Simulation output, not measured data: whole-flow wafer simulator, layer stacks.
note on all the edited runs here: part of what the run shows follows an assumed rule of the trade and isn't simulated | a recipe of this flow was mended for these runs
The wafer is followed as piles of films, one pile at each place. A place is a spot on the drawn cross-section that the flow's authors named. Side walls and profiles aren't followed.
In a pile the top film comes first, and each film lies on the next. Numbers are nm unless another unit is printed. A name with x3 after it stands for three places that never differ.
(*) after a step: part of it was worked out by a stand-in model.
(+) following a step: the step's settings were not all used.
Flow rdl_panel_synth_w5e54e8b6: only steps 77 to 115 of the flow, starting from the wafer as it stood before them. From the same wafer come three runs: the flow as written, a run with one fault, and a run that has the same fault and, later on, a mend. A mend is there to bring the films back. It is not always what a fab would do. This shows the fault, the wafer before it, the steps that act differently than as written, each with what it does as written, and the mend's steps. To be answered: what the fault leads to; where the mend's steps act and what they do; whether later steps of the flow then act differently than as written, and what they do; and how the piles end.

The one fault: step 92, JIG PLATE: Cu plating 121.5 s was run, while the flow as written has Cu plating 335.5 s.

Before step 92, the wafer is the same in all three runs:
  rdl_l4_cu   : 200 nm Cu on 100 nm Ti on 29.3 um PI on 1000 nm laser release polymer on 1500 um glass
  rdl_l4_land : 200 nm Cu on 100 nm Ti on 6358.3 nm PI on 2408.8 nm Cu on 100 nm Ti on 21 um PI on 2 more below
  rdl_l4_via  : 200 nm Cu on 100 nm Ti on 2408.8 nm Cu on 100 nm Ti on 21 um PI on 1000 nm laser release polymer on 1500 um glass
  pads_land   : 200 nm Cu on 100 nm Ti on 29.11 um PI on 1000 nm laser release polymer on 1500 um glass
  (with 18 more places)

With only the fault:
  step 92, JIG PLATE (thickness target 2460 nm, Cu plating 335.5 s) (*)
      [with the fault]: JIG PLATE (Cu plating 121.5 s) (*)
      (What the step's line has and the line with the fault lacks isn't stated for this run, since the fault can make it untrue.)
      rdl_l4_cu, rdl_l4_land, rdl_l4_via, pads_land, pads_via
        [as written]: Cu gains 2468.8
        [with the fault]: Cu gains 894.1
  Steps further on in the flow that do not act as written:
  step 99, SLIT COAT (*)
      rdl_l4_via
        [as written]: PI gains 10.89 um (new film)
        [with the fault]: PI gains 9248.3 (new film)
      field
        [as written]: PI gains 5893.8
        [with the fault]: PI gains 5321.5
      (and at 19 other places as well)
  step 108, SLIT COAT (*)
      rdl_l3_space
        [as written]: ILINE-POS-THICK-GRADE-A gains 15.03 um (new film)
        [with the fault]: ILINE-POS-THICK-GRADE-A gains 15.04 um (new film)
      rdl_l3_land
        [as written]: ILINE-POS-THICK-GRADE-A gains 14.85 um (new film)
        [with the fault]: ILINE-POS-THICK-GRADE-A gains 14.84 um (new film)
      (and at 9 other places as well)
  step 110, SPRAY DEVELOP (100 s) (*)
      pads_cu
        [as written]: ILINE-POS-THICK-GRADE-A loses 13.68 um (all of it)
        [with the fault]: ILINE-POS-THICK-GRADE-A loses 13.6 um (all of it)
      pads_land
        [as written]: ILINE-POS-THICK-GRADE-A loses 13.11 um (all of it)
        [with the fault]: ILINE-POS-THICK-GRADE-A loses 13.25 um (all of it)
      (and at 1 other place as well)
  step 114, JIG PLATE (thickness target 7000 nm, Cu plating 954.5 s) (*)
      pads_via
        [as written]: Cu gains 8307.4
        [with the fault]: Cu gains 8518
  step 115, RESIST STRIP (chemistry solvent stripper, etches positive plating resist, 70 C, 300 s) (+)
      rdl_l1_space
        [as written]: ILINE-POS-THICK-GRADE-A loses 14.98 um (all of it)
        [with the fault]: ILINE-POS-THICK-GRADE-A loses 14.99 um (all of it)
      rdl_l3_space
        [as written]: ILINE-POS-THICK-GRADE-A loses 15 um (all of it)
        [with the fault]: ILINE-POS-THICK-GRADE-A loses 15.01 um (all of it)
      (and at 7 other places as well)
  At rdl_l1_cu, rdl_l2_cu, rdl_l1_rim and 14 more, the piles at the end differ from the flow's by more than 2% or 0.5 nm, whichever is larger.
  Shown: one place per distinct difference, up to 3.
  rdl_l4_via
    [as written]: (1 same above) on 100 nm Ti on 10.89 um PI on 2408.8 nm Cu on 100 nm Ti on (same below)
    [with the fault]: (1 same above) on 100 nm Ti on 9248.3 nm PI on 834.1 nm Cu on 100 nm Ti on (same below)
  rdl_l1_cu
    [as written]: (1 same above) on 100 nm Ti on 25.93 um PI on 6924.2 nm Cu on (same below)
    [with the fault]: (1 same above) on 100 nm Ti on 25.36 um PI on 6924.2 nm Cu on (same below)
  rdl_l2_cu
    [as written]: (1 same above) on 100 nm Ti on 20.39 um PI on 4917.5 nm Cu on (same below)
    [with the fault]: (1 same above) on 100 nm Ti on 19.82 um PI on 4917.5 nm Cu on (same below)

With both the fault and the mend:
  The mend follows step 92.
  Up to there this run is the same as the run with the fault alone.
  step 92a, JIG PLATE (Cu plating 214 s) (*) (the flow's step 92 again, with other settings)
      rdl_l4_cu, rdl_l4_land, rdl_l4_via, pads_land, pads_via
        Cu gains 1574.7
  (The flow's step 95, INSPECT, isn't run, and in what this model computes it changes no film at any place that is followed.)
  None of the later steps of the flow acts differently than as written at any place that is followed.
  The piles end the same as the flow's at every place that both follow.
